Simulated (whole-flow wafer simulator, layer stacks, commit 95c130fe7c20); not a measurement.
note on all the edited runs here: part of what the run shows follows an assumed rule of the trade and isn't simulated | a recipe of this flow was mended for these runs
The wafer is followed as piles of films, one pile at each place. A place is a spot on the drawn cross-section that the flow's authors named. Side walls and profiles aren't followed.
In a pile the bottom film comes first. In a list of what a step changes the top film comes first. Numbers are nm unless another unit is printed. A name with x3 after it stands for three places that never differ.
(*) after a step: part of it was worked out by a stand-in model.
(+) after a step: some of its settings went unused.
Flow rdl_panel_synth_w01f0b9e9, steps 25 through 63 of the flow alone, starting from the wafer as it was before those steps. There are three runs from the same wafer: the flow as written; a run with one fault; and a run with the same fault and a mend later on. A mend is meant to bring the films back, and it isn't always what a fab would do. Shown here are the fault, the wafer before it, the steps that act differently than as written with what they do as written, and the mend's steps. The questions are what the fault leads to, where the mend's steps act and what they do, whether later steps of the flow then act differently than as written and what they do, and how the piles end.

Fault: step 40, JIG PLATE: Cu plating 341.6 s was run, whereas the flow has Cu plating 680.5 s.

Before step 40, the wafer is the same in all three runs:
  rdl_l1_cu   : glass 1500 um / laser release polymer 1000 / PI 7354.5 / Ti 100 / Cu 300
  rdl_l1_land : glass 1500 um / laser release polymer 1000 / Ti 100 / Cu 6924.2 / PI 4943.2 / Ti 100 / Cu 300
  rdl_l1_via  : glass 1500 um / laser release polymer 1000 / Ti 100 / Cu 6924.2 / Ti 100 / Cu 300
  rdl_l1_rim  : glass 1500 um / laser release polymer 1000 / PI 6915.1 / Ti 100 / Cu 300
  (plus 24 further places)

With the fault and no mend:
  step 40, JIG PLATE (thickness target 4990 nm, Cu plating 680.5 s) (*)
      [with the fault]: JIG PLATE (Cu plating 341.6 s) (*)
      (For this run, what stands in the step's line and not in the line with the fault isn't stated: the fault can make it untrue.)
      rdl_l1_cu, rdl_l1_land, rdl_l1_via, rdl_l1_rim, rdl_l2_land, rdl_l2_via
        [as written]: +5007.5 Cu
        [with the fault]: +2513.7 Cu
  Steps later in the flow that act otherwise than as written:
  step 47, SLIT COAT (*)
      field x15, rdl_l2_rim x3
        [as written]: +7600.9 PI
        [with the fault]: +7044.5 PI
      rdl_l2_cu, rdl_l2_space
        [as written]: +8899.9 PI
        [with the fault]: +7686.4 PI
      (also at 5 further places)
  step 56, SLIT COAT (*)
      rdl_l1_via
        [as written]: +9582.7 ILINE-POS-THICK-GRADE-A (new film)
        [with the fault]: +10.06 um ILINE-POS-THICK-GRADE-A (new film)
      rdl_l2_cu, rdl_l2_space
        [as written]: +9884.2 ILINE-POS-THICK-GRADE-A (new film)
        [with the fault]: +9556.3 ILINE-POS-THICK-GRADE-A (new film)
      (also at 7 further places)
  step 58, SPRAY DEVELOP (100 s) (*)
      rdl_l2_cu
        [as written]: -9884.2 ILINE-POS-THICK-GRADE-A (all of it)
        [with the fault]: -9556.3 ILINE-POS-THICK-GRADE-A (all of it)
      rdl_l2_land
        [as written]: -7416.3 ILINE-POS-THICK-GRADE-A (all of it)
        [with the fault]: -7789.4 ILINE-POS-THICK-GRADE-A (all of it)
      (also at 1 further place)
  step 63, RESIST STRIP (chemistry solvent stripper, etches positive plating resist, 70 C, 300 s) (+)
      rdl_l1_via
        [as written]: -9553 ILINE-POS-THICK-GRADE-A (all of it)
        [with the fault]: -10.03 um ILINE-POS-THICK-GRADE-A (all of it)
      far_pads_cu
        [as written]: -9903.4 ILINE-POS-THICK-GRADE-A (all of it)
        [with the fault]: -9577.4 ILINE-POS-THICK-GRADE-A (all of it)
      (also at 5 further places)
  At field x15, far_pads_cu, rdl_l1_cu and 11 more, the piles at the end differ from the flow's by more than 2% or 0.5 nm, whichever is larger.
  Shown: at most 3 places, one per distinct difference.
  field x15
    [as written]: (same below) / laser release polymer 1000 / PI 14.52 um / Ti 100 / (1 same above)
    [with the fault]: (same below) / laser release polymer 1000 / PI 13.96 um / Ti 100 / (1 same above)
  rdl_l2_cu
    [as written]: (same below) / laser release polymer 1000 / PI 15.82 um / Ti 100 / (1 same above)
    [with the fault]: (same below) / laser release polymer 1000 / PI 14.6 um / Ti 100 / (1 same above)
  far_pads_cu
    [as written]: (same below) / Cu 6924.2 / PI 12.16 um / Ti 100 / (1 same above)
    [with the fault]: (same below) / Cu 6924.2 / PI 10.97 um / Ti 100 / (1 same above)

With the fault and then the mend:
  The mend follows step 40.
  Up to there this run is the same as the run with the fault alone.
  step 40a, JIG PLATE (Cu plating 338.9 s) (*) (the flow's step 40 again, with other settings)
      rdl_l1_cu, rdl_l1_land, rdl_l1_via, rdl_l1_rim, rdl_l2_land, rdl_l2_via
        +2493.8 Cu
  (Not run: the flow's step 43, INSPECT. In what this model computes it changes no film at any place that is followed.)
  Every later step of the flow that is run acts as written at every place that is followed.
  At every place that both follow, the piles at the end match the flow's.
